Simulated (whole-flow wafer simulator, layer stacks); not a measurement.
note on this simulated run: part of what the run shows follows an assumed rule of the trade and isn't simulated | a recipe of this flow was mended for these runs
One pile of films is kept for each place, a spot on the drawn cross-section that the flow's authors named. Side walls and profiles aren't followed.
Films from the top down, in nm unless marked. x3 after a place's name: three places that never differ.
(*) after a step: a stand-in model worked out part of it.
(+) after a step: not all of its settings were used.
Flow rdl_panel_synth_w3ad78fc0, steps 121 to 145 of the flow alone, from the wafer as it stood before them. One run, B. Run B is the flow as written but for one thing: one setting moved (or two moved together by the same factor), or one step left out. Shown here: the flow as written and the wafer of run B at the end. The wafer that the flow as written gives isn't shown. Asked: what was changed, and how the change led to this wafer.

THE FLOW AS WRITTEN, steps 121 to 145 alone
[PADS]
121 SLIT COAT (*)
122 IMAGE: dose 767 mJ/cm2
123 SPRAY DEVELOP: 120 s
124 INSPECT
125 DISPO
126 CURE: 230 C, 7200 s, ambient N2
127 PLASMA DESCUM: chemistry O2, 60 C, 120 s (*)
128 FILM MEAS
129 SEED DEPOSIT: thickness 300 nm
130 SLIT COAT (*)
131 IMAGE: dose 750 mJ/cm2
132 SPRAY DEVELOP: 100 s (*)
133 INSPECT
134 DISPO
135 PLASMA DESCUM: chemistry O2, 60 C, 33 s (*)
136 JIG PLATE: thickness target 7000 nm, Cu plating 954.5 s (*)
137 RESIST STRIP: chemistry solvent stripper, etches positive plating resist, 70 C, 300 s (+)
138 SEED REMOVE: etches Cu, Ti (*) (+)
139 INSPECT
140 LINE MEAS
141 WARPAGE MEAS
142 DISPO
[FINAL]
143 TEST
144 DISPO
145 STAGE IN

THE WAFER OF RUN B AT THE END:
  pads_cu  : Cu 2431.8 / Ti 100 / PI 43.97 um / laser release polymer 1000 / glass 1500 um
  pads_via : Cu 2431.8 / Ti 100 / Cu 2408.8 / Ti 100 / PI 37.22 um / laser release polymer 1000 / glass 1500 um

The cause: step 136, JIG PLATE: Cu plating 342.7 s was run, where the flow has Cu plating 954.5 s.

How the change led to this, step by step:
  136 JIG PLATE: thickness target 7000 nm, Cu plating 954.5 s (*)
      pads_cu, pads_land: Cu +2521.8 (as written it would be: Cu +7023.8)
      pads_via: Cu +2521.8 (as written it would be: Cu +8307.4)
